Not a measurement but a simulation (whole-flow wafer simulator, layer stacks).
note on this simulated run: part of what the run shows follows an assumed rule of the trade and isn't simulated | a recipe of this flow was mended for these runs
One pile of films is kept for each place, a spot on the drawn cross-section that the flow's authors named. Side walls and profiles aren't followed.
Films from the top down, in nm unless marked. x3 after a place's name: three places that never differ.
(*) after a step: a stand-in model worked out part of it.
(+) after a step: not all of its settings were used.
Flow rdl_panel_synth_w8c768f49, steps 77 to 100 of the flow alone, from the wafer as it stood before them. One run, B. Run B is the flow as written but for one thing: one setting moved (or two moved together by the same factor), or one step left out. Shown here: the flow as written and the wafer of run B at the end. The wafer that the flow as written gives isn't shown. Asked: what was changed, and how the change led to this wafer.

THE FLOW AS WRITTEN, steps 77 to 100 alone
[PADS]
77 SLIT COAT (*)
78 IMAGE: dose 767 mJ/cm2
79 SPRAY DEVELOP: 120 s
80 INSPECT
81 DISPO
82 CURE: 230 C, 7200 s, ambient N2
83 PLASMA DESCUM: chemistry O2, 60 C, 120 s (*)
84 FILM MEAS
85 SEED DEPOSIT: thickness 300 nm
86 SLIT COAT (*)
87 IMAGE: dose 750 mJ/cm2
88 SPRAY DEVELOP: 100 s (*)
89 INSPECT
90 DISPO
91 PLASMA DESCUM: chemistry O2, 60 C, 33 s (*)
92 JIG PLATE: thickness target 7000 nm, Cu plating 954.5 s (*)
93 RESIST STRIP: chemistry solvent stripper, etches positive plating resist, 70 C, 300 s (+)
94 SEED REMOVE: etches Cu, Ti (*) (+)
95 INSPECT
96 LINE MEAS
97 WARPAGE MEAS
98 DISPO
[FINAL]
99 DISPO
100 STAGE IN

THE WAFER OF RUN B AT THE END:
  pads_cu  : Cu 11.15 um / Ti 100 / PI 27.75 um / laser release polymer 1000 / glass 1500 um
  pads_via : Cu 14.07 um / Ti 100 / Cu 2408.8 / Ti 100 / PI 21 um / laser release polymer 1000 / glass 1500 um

The cause: step 92, JIG PLATE: Cu plating 1527 s was run, where the flow has Cu plating 954.5 s.

How the change led to this, step by step:
  92 JIG PLATE: thickness target 7000 nm, Cu plating 954.5 s (*)
      pads_cu, pads_land: Cu +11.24 um (as written it would be: Cu +7023.8)
      pads_via: Cu +14.16 um (as written it would be: Cu +8307.4)
